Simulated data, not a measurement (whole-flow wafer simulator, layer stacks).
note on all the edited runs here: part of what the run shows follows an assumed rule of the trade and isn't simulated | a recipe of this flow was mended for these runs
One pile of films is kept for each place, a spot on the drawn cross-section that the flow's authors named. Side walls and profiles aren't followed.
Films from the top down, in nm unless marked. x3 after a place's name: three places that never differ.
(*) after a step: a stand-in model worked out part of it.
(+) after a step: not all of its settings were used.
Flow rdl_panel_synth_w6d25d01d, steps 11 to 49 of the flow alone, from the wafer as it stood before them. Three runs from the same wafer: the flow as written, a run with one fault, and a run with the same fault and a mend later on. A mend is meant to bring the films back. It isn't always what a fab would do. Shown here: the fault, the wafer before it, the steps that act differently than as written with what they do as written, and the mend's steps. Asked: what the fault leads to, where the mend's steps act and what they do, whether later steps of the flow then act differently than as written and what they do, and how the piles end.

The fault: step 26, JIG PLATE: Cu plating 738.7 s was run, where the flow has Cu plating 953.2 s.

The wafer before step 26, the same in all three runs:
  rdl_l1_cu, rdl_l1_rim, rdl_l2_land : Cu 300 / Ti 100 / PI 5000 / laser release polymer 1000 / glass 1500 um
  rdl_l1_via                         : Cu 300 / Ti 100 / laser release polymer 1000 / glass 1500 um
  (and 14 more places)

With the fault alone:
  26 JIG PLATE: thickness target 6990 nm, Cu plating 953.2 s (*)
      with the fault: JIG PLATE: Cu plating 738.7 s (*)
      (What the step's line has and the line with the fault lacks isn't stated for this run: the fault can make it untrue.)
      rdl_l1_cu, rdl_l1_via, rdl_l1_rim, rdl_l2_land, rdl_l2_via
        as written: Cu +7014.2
        with the fault: Cu +5435.8
  Later steps of the flow that act differently than as written:
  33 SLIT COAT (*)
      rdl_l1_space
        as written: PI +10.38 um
        with the fault: PI +9308.6
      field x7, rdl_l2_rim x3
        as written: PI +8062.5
        with the fault: PI +7698.4
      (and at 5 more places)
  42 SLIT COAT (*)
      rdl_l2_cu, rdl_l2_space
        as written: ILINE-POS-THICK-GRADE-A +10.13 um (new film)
        with the fault: ILINE-POS-THICK-GRADE-A +9937.6 (new film)
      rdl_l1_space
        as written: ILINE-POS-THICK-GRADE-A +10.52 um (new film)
        with the fault: ILINE-POS-THICK-GRADE-A +10.3 um (new film)
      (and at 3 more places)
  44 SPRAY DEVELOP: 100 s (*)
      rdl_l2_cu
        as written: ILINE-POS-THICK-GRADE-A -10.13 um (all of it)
        with the fault: ILINE-POS-THICK-GRADE-A -9937.6 (all of it)
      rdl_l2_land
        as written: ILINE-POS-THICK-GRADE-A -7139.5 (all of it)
        with the fault: ILINE-POS-THICK-GRADE-A -7355.5 (all of it)
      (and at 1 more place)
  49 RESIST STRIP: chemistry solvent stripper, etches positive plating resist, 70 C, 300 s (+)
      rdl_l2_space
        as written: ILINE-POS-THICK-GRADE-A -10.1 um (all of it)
        with the fault: ILINE-POS-THICK-GRADE-A -9907.9 (all of it)
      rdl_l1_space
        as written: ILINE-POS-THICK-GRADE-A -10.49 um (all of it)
        with the fault: ILINE-POS-THICK-GRADE-A -10.27 um (all of it)
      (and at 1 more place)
  At the end the piles differ from the flow's by more than 2% or 0.5 nm, whichever is larger, at field x7, rdl_l1_cu, rdl_l1_space and 9 more.
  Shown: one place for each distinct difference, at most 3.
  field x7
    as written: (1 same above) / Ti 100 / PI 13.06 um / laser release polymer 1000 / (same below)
    with the fault: (1 same above) / Ti 100 / PI 12.7 um / laser release polymer 1000 / (same below)
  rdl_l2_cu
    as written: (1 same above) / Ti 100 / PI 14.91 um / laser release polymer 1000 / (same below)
    with the fault: (1 same above) / Ti 100 / PI 14.11 um / laser release polymer 1000 / (same below)
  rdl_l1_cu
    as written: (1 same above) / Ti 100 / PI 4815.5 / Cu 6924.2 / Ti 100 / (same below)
    with the fault: (1 same above) / Ti 100 / PI 5057.4 / Cu 5345.8 / Ti 100 / (same below)

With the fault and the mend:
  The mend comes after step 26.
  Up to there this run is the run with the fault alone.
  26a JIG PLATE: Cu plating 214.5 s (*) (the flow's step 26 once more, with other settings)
      rdl_l1_cu, rdl_l1_via, rdl_l1_rim, rdl_l2_land, rdl_l2_via
        Cu +1578.4
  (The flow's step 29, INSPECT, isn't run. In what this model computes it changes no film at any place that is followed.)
  No later step of the flow acts differently than as written at any place that is followed.
  At the end the piles are the same as the flow's at every place that both follow.
